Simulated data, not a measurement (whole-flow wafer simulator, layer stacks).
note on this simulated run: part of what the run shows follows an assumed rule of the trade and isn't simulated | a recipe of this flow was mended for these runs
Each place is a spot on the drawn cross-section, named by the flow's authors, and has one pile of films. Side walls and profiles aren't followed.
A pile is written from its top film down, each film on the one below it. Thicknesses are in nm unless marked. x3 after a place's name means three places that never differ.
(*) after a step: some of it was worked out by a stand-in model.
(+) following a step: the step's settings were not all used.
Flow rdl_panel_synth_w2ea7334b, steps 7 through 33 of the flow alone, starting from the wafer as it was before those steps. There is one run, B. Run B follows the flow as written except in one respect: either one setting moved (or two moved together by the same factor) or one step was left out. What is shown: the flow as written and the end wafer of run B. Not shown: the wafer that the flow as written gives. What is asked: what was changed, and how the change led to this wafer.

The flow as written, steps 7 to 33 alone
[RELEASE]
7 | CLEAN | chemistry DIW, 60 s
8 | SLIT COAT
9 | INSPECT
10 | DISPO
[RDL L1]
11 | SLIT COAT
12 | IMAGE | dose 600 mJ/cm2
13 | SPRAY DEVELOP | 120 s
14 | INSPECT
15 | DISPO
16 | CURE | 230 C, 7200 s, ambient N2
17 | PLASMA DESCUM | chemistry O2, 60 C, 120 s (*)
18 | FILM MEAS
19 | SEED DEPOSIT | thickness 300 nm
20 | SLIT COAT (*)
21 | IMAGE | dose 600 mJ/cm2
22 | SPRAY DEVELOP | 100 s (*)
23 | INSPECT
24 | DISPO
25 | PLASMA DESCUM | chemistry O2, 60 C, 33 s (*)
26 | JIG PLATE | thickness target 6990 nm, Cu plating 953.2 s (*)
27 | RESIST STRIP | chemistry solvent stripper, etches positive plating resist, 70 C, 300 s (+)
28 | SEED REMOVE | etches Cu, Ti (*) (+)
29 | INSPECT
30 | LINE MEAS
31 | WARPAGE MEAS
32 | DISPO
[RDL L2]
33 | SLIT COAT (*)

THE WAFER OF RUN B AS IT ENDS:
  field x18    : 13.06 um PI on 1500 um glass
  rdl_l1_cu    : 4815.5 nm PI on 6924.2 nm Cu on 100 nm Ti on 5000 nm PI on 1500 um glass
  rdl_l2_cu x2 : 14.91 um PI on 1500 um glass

Cause: step 8, SLIT COAT, was skipped.

The path from the change to this, step by step:
  (no step that both runs have acts differently)
